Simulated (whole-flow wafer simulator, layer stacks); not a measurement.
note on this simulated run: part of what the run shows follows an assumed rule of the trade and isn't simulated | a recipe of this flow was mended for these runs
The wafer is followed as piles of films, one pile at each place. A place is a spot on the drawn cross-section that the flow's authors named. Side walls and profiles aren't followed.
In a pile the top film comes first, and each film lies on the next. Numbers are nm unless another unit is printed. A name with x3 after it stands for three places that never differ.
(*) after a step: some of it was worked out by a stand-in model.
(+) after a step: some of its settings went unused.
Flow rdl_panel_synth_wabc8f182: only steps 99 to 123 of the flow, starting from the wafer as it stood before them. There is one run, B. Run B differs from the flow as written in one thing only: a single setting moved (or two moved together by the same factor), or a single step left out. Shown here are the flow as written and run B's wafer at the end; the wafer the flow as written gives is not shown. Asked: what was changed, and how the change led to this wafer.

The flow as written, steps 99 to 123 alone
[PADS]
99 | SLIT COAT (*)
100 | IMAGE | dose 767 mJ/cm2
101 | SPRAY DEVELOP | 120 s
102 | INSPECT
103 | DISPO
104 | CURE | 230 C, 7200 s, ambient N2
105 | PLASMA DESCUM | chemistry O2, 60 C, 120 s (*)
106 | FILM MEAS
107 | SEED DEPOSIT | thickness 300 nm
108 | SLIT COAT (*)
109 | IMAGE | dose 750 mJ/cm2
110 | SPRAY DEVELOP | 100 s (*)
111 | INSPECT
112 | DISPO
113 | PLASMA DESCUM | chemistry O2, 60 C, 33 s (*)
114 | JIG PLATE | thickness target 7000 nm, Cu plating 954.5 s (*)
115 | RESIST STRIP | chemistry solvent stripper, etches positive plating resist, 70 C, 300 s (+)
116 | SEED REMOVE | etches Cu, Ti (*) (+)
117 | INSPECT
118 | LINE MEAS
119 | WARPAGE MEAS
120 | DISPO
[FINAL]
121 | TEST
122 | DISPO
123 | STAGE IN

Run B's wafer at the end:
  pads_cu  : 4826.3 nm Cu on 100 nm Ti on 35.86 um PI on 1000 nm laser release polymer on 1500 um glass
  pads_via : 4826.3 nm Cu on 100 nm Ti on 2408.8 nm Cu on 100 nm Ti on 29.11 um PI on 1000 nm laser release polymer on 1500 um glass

What caused this: step 114, JIG PLATE: Cu plating 668.1 s was run, while the flow as written has Cu plating 954.5 s.

Step by step, how the change led to this:
  114 | JIG PLATE | thickness target 7000 nm, Cu plating 954.5 s (*)
      pads_cu, pads_land: +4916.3 Cu (it would be, as written: +7023.8 Cu)
      pads_via: +4916.3 Cu (it would be, as written: +8307.4 Cu)
